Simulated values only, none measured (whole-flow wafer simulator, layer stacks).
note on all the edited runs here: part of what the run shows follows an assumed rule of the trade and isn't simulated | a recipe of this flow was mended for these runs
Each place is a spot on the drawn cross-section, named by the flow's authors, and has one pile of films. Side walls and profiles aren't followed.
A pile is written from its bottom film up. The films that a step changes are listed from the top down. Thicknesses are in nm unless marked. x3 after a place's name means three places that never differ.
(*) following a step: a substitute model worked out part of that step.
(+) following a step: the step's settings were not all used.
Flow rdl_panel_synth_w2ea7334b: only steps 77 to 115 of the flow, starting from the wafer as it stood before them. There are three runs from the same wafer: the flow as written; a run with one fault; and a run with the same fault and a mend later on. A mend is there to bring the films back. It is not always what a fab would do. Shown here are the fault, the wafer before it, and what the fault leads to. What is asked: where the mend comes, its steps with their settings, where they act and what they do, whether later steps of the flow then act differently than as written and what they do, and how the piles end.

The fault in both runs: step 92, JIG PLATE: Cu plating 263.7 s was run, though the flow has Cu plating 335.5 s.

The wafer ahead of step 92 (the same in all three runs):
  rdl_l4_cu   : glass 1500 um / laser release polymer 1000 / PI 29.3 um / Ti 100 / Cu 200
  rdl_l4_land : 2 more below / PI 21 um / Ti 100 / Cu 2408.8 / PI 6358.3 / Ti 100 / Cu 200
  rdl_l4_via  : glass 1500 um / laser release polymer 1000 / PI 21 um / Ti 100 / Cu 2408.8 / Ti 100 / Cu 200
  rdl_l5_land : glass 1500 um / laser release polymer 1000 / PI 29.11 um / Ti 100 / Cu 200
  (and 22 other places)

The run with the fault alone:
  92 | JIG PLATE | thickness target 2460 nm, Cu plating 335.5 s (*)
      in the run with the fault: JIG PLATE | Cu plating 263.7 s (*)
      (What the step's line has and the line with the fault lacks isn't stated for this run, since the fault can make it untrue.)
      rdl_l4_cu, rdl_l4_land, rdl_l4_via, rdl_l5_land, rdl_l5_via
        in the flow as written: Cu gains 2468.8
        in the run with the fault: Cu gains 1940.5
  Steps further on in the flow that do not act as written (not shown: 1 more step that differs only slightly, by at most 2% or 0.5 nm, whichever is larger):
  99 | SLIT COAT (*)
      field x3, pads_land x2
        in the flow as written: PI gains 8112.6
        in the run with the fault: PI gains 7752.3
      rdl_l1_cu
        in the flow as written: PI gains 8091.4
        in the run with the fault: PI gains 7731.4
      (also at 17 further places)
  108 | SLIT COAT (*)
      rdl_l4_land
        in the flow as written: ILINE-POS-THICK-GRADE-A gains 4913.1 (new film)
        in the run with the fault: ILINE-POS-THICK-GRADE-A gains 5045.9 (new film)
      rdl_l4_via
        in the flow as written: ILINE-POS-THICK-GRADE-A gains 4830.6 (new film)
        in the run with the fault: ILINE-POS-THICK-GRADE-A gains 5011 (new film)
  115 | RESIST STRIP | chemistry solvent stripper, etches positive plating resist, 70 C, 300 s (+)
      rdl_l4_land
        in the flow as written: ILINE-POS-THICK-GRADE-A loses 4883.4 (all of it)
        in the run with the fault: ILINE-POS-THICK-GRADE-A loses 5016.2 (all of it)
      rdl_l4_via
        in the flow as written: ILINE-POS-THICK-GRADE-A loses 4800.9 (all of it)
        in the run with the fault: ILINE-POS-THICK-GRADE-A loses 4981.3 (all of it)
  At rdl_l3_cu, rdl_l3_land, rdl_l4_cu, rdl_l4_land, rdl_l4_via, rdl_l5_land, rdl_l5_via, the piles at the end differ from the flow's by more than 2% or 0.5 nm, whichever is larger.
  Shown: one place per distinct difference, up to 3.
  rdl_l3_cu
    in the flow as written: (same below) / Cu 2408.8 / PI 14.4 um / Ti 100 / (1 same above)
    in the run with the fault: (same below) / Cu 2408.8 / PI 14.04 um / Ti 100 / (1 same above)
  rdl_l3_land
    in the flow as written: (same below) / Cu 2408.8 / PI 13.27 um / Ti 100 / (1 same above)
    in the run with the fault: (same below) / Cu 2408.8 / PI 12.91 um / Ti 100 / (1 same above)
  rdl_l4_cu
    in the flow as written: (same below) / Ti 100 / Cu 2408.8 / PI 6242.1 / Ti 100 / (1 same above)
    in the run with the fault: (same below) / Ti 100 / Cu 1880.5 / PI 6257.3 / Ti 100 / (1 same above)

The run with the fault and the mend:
  After step 92 comes the mend.
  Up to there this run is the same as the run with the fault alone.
  92a | JIG PLATE | Cu plating 71.8 s (*) (a further turn of the flow's step 92, with different settings)
      rdl_l4_cu, rdl_l4_land, rdl_l4_via, rdl_l5_land, rdl_l5_via
        Cu gains 528.3
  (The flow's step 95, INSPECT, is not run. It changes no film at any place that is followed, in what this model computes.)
  Later steps of the flow that are run all act as written at every place that is followed.
  By the end, the piles equal the flow's at every place that both follow.
